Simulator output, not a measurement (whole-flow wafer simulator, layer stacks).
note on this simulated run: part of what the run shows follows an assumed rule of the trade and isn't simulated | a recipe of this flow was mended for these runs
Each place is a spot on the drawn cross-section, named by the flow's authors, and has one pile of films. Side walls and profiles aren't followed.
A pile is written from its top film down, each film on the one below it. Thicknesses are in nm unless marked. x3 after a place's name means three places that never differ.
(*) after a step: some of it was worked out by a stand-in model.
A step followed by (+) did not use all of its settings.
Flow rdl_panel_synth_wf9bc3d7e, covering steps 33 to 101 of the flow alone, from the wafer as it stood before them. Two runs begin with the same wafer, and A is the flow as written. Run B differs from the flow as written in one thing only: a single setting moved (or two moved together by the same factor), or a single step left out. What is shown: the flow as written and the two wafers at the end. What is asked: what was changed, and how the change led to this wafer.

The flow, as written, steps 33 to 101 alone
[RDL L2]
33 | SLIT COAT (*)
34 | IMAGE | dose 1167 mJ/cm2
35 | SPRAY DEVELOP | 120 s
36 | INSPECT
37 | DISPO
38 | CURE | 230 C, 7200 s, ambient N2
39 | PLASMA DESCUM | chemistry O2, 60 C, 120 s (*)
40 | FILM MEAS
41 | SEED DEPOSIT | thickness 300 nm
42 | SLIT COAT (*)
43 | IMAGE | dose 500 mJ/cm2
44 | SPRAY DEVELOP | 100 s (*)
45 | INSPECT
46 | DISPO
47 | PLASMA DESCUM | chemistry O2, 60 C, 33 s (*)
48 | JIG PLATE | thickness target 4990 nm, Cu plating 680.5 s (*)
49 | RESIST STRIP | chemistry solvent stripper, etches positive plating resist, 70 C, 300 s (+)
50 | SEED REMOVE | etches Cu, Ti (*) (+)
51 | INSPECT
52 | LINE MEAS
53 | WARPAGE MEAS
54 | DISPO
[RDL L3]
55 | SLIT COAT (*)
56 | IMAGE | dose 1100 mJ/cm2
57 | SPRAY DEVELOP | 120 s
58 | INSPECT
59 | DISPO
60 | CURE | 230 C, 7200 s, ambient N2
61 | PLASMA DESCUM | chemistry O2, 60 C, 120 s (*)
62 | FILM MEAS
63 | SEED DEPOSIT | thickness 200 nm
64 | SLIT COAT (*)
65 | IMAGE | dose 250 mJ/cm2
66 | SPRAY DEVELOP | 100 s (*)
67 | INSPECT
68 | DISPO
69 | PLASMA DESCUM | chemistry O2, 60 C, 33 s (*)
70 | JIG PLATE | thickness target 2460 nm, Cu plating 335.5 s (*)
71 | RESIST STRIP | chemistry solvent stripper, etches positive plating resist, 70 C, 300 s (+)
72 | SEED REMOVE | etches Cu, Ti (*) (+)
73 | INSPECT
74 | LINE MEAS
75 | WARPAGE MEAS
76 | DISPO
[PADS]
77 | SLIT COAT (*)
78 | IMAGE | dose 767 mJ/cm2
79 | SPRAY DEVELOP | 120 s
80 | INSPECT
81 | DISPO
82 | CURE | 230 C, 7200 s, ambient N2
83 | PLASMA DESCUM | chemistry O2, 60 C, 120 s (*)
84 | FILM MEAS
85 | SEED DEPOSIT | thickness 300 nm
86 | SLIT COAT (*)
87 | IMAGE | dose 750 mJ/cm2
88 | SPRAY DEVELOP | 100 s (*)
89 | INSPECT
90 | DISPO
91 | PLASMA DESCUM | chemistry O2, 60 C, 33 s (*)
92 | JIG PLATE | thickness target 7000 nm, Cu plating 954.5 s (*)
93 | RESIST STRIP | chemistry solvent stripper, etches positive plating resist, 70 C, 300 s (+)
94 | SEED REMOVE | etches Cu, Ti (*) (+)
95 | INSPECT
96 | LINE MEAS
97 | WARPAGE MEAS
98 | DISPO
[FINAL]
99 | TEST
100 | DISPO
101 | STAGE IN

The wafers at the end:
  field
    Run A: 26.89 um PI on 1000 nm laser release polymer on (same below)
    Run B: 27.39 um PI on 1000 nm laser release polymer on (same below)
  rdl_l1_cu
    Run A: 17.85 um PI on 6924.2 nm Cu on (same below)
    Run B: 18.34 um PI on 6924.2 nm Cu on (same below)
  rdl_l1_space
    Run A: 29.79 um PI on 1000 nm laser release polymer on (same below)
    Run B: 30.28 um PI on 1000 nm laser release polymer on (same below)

What caused this: step 48, JIG PLATE: Cu plating 884.6 s was run, though the flow has Cu plating 680.5 s.

The path from the change to this, step by step:
  48 | JIG PLATE | thickness target 4990 nm, Cu plating 680.5 s (*)
      rdl_l2_cu, rdl_l2_land, rdl_l2_via, rdl_l2_rim, rdl_l3_land, rdl_l3_via: A Cu gains 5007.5 | B Cu gains 6509.4
  55 | SLIT COAT (*)
      rdl_l3_cu, rdl_l3_space: A PI gains 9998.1 | B PI gains 11.19 um
      rdl_l1_rim: A PI gains 9173.5 | B PI gains 10.35 um
      (and at 12 other places as well)
  64 | SLIT COAT (*)
      rdl_l1_rim: A ILINE-POS-THICK-GRADE-A gains 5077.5 (new film) | B ILINE-POS-THICK-GRADE-A gains 5187.8 (new film)
      rdl_l2_via: A ILINE-POS-THICK-GRADE-A gains 4385.9 (new film) | B ILINE-POS-THICK-GRADE-A gains 4187.6 (new film)
      (and at 1 other place as well)
  66 | SPRAY DEVELOP | 100 s (*)
      rdl_l3_land: A ILINE-POS-THICK-GRADE-A loses 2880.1 (all of it) | B ILINE-POS-THICK-GRADE-A loses 2803.8 (all of it)
  71 | RESIST STRIP | chemistry solvent stripper, etches positive plating resist, 70 C, 300 s (+)
      rdl_l1_rim: A ILINE-POS-THICK-GRADE-A loses 5047.8 (all of it) | B ILINE-POS-THICK-GRADE-A loses 5158.1 (all of it)
      rdl_l2_via: A ILINE-POS-THICK-GRADE-A loses 4356.2 (all of it) | B ILINE-POS-THICK-GRADE-A loses 4157.9 (all of it)
  77 | SLIT COAT (*)
      rdl_l2_via: A PI gains 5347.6 | B PI gains 5161.1
      rdl_l3_land: A PI gains 4074.9 (new film) | B PI gains 3991.7 (new film)
      (and at 1 other place as well)
  86 | SLIT COAT (*)
      rdl_l1_cu: A ILINE-POS-THICK-GRADE-A gains 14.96 um (new film) | B ILINE-POS-THICK-GRADE-A gains 14.97 um (new film)
      rdl_l1_space: A ILINE-POS-THICK-GRADE-A gains 15.05 um (new film) | B ILINE-POS-THICK-GRADE-A gains 15.04 um (new film)
      (and at 10 other places as well)
  93 | RESIST STRIP | chemistry solvent stripper, etches positive plating resist, 70 C, 300 s (+)
      rdl_l1_cu: A ILINE-POS-THICK-GRADE-A loses 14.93 um (all of it) | B ILINE-POS-THICK-GRADE-A loses 14.94 um (all of it)
      rdl_l1_space: A ILINE-POS-THICK-GRADE-A loses 15.02 um (all of it) | B ILINE-POS-THICK-GRADE-A loses 15.01 um (all of it)
      (and at 10 other places as well)
